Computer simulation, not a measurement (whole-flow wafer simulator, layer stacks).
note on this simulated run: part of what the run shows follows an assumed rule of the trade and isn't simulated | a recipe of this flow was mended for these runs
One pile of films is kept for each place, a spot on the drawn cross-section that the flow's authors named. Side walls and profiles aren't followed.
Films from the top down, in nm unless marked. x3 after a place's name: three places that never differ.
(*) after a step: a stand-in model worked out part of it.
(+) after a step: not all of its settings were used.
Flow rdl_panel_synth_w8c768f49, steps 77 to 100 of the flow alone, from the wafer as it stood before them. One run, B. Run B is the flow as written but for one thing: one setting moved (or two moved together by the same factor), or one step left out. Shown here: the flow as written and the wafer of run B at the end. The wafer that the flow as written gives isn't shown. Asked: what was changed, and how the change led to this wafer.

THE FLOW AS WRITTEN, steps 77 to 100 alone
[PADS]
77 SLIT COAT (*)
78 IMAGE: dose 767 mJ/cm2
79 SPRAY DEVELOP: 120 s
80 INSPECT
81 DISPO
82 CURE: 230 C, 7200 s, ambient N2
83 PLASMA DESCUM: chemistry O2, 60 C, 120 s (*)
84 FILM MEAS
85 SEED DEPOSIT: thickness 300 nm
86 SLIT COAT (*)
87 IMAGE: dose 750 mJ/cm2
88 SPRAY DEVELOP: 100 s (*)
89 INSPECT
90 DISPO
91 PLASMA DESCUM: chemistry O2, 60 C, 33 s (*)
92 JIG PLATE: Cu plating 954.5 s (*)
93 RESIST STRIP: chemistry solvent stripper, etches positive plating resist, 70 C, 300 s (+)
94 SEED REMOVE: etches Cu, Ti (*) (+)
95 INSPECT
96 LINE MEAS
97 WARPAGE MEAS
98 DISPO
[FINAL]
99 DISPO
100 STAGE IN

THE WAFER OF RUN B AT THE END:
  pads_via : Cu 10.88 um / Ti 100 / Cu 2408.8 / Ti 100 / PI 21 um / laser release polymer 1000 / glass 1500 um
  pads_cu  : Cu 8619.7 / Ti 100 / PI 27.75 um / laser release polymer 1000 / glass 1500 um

The cause: step 92, JIG PLATE: Cu plating 1184 s was run, where the flow has Cu plating 954.5 s.

How the change led to this, step by step:
  92 JIG PLATE: Cu plating 954.5 s (*)
      pads_via: Cu +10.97 um (as written it would be: Cu +8307.4)
      pads_cu, pads_land: Cu +8709.7 (as written it would be: Cu +7023.8)
